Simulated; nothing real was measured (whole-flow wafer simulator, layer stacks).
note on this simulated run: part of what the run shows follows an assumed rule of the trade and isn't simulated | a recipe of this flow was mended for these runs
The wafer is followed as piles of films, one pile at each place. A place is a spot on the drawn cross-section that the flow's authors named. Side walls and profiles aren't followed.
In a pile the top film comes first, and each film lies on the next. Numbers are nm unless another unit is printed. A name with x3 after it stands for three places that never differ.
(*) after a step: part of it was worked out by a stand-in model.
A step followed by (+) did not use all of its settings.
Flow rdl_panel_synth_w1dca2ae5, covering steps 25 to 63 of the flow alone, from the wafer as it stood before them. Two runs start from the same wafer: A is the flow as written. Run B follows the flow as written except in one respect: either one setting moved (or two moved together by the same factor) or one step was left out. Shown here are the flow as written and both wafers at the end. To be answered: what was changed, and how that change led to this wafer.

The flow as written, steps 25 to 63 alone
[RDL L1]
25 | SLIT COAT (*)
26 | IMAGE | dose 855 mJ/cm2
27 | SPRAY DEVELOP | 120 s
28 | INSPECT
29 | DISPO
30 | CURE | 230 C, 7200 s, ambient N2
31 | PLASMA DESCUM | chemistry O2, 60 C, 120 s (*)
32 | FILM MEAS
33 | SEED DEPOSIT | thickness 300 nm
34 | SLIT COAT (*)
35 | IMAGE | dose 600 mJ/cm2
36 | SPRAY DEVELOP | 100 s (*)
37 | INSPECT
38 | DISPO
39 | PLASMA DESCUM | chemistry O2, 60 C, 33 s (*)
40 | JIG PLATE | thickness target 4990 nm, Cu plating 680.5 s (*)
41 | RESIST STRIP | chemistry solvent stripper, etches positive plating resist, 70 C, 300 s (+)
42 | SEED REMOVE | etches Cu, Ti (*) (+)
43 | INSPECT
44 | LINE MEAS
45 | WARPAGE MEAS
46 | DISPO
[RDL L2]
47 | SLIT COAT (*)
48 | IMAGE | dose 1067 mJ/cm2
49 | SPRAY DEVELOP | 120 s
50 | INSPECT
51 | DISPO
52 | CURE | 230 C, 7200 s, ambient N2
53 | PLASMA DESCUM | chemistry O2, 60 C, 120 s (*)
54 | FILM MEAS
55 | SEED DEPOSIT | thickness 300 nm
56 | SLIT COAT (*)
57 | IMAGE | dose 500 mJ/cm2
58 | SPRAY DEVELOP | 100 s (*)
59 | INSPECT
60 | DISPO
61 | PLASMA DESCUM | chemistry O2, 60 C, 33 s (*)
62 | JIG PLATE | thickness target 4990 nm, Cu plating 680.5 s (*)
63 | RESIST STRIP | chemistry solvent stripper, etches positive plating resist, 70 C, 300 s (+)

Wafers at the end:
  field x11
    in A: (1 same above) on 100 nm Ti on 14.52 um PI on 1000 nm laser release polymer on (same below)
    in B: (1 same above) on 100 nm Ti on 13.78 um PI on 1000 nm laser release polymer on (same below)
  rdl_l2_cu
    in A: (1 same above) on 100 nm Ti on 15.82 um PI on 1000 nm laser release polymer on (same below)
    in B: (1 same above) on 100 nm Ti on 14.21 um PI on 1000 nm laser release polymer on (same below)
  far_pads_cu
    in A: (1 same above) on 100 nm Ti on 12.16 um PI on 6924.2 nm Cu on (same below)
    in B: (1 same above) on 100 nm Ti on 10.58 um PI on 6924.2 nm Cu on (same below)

What caused this: step 40, JIG PLATE: Cu plating 230.7 s was run, while the flow as written has Cu plating 680.5 s.

How this came from the change, step by step:
  40 | JIG PLATE | thickness target 4990 nm, Cu plating 680.5 s (*)
      rdl_l1_cu, rdl_l1_land, rdl_l1_via, rdl_l1_rim, rdl_l2_land, rdl_l2_via: A Cu gains 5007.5 | B Cu gains 1697.6
  47 | SLIT COAT (*)
      field x11, rdl_l2_rim x3: A PI gains 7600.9 | B PI gains 6866.4
      rdl_l2_cu, rdl_l2_space: A PI gains 8899.9 | B PI gains 7298.2
      (and at 7 other places as well)
  56 | SLIT COAT (*)
      rdl_l1_via: A ILINE-POS-THICK-GRADE-A gains 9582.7 (new film) | B ILINE-POS-THICK-GRADE-A gains 10.22 um (new film)
      far_pads_cu: A ILINE-POS-THICK-GRADE-A gains 9933.1 (new film) | B ILINE-POS-THICK-GRADE-A gains 9493.9 (new film)
      (and at 8 other places as well)
  58 | SPRAY DEVELOP | 100 s (*)
      rdl_l2_cu: A ILINE-POS-THICK-GRADE-A loses 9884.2 (all of it) | B ILINE-POS-THICK-GRADE-A loses 9442.1 (all of it)
      rdl_l2_land: A ILINE-POS-THICK-GRADE-A loses 7416.3 (all of it) | B ILINE-POS-THICK-GRADE-A loses 7918.8 (all of it)
      (and at 1 other place as well)
  63 | RESIST STRIP | chemistry solvent stripper, etches positive plating resist, 70 C, 300 s (+)
      rdl_l1_via: A ILINE-POS-THICK-GRADE-A loses 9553 (all of it) | B ILINE-POS-THICK-GRADE-A loses 10.19 um (all of it)
      far_pads_cu: A ILINE-POS-THICK-GRADE-A loses 9903.4 (all of it) | B ILINE-POS-THICK-GRADE-A loses 9464.2 (all of it)
      (and at 5 other places as well)
